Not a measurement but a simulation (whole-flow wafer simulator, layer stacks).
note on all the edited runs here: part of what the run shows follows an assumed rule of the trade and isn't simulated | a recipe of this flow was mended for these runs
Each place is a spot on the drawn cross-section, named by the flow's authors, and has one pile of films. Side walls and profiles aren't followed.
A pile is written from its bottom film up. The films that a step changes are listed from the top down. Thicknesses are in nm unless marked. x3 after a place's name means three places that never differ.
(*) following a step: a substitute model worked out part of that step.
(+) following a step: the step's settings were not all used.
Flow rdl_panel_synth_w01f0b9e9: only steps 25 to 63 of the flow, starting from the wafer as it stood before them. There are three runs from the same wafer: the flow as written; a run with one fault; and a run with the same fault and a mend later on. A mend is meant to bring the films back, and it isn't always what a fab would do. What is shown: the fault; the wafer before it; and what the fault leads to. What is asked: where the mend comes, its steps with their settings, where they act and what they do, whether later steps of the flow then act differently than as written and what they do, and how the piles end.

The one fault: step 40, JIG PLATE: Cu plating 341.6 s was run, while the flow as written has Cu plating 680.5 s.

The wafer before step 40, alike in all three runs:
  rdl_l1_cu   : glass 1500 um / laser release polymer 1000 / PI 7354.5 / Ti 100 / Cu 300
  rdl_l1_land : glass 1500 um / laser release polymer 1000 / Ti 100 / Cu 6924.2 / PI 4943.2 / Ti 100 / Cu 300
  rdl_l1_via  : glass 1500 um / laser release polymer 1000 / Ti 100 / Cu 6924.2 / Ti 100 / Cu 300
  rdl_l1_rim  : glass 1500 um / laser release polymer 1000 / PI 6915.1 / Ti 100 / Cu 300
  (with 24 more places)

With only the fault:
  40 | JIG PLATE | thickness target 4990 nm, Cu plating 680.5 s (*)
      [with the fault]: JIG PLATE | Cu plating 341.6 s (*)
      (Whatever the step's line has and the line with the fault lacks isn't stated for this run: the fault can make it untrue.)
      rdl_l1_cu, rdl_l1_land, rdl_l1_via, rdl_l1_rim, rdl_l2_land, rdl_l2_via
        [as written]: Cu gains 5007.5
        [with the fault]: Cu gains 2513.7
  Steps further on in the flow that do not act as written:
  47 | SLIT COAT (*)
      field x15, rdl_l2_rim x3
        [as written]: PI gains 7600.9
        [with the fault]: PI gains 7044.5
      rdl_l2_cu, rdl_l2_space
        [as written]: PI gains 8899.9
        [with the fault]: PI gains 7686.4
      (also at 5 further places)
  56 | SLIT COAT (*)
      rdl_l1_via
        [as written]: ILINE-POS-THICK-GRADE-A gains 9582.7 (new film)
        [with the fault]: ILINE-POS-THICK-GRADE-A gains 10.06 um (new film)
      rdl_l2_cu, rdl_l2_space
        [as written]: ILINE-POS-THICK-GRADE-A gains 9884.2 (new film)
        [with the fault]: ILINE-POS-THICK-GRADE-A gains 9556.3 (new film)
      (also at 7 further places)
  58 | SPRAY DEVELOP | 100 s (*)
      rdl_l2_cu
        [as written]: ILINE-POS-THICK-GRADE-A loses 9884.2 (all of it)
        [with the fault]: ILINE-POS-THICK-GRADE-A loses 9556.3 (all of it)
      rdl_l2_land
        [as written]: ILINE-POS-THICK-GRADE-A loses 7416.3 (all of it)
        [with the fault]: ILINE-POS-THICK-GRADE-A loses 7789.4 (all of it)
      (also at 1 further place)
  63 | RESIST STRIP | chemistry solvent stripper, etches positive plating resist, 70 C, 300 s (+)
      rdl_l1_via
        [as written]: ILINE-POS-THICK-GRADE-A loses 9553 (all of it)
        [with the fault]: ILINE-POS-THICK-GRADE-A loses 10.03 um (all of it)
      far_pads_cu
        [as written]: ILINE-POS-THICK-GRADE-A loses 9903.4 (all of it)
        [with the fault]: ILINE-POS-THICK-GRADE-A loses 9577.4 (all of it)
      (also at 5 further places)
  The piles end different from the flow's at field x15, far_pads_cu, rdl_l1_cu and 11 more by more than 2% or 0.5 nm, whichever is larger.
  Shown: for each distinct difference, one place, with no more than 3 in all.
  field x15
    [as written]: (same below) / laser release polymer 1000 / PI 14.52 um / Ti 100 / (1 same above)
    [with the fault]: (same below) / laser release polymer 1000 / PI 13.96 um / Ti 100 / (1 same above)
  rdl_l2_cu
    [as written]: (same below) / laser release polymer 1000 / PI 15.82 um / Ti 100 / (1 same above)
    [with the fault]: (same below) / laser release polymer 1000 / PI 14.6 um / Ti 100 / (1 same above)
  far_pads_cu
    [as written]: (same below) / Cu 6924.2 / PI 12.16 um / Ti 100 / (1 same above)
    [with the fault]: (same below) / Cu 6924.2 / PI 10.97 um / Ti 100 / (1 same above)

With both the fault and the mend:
  After step 40 comes the mend.
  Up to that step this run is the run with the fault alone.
  40a | JIG PLATE | Cu plating 338.9 s (*) (a further turn of the flow's step 40, with different settings)
      rdl_l1_cu, rdl_l1_land, rdl_l1_via, rdl_l1_rim, rdl_l2_land, rdl_l2_via
        Cu gains 2493.8
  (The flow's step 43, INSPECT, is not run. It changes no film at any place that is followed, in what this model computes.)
  Every later step of the flow that is run acts as written at every place that is followed.
  By the end, the piles equal the flow's at every place that both follow.
